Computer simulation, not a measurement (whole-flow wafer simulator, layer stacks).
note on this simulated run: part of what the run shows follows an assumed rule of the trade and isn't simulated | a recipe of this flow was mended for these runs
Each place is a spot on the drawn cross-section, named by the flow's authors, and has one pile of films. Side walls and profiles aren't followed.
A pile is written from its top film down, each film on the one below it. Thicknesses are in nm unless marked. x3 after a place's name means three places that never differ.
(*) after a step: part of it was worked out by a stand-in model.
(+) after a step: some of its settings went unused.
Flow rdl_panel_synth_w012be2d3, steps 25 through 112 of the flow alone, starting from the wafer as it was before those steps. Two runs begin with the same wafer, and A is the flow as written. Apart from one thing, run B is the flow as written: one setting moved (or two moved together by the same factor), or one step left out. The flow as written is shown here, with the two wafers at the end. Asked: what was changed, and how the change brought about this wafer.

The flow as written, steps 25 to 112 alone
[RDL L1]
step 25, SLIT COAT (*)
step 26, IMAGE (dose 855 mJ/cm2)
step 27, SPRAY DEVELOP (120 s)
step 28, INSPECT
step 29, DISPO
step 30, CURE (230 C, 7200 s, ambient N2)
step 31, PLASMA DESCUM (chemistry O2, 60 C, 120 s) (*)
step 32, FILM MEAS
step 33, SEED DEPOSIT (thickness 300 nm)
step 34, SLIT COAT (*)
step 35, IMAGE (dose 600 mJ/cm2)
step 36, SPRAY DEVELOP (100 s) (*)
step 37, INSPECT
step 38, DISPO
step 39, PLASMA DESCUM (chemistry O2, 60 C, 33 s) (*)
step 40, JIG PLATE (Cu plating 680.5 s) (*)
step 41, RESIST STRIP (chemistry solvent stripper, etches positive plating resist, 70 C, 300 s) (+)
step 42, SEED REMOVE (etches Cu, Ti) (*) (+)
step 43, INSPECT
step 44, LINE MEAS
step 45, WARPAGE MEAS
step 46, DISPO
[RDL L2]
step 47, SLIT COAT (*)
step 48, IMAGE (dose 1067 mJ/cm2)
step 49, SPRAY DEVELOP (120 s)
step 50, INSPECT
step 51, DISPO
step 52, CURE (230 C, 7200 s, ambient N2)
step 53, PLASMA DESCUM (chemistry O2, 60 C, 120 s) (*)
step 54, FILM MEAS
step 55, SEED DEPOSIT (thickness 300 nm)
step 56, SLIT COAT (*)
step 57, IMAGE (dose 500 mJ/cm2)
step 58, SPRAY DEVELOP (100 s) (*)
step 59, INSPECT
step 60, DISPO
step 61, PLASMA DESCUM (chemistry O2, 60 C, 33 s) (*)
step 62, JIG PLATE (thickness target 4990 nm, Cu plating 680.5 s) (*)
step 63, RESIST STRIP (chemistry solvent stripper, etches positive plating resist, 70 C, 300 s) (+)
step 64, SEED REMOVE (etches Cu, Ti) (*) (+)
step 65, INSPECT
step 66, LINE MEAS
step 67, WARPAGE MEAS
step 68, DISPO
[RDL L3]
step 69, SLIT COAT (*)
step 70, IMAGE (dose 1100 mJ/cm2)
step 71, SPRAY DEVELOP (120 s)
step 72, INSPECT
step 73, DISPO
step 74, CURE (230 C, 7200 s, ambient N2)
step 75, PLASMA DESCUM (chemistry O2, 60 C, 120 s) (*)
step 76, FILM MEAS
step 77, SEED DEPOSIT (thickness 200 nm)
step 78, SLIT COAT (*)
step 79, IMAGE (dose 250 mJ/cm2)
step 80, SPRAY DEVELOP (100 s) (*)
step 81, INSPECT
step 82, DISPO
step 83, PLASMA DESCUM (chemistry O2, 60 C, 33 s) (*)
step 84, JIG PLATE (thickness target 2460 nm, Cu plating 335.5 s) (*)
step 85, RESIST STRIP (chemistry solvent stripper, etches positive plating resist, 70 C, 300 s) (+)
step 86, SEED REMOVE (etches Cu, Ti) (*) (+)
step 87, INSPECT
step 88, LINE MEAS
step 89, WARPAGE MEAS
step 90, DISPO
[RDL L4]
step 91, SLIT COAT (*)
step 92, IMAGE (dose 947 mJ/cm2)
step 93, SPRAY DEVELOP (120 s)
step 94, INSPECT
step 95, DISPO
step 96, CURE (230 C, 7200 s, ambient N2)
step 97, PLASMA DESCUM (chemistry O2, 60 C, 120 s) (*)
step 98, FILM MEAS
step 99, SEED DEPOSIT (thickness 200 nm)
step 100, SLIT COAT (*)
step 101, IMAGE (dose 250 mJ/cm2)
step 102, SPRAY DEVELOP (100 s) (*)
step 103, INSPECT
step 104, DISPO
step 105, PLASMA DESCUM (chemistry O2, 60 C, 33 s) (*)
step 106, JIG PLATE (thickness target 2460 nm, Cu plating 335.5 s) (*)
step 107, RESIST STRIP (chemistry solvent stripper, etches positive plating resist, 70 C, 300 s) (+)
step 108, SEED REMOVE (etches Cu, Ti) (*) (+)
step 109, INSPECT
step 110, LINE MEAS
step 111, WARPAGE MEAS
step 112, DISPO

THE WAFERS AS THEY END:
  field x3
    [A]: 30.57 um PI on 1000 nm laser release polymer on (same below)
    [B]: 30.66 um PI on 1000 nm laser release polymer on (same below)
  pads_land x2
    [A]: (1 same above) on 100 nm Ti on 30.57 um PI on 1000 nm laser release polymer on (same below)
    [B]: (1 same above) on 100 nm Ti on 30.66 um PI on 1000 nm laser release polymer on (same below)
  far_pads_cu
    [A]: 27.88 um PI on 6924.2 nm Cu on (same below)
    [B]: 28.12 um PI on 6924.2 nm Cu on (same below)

Cause: step 40, JIG PLATE: Cu plating 734.9 s was run, though the flow has Cu plating 680.5 s.

Step by step, how the change led to this:
  step 40, JIG PLATE (Cu plating 680.5 s) (*)
      rdl_l1_cu, rdl_l1_land, rdl_l1_via, rdl_l1_rim, rdl_l2_land, rdl_l2_via: A Cu gains 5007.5 | B Cu gains 5407.9
  step 47, SLIT COAT (*)
      rdl_l1_space: A PI gains 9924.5 | B PI gains 10.11 um
      rdl_l2_cu, rdl_l2_space: A PI gains 8899.9 | B PI gains 9098.7
      (as well as at 1 more place)
  step 56, SLIT COAT (*)
      rdl_l1_cu: A ILINE-POS-THICK-GRADE-A gains 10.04 um (new film) | B ILINE-POS-THICK-GRADE-A gains 9996.8 (new film)
      rdl_l1_space: A ILINE-POS-THICK-GRADE-A gains 11.02 um (new film) | B ILINE-POS-THICK-GRADE-A gains 11.08 um (new film)
      (as well as at 1 more place)
  step 58, SPRAY DEVELOP (100 s) (*)
      rdl_l2_via: A ILINE-POS-THICK-GRADE-A loses 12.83 um (all of it) | B ILINE-POS-THICK-GRADE-A loses 12.76 um (all of it)
  step 63, RESIST STRIP (chemistry solvent stripper, etches positive plating resist, 70 C, 300 s) (+)
      rdl_l1_cu: A ILINE-POS-THICK-GRADE-A loses 10.01 um (all of it) | B ILINE-POS-THICK-GRADE-A loses 9967.1 (all of it)
      rdl_l1_space: A ILINE-POS-THICK-GRADE-A loses 10.99 um (all of it) | B ILINE-POS-THICK-GRADE-A loses 11.05 um (all of it)
  step 69, SLIT COAT (*)
      rdl_l2_space: A PI gains 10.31 um | B PI gains 10.37 um
      rdl_l2_via: A PI gains 11.04 um (new film) | B PI gains 10.98 um (new film)
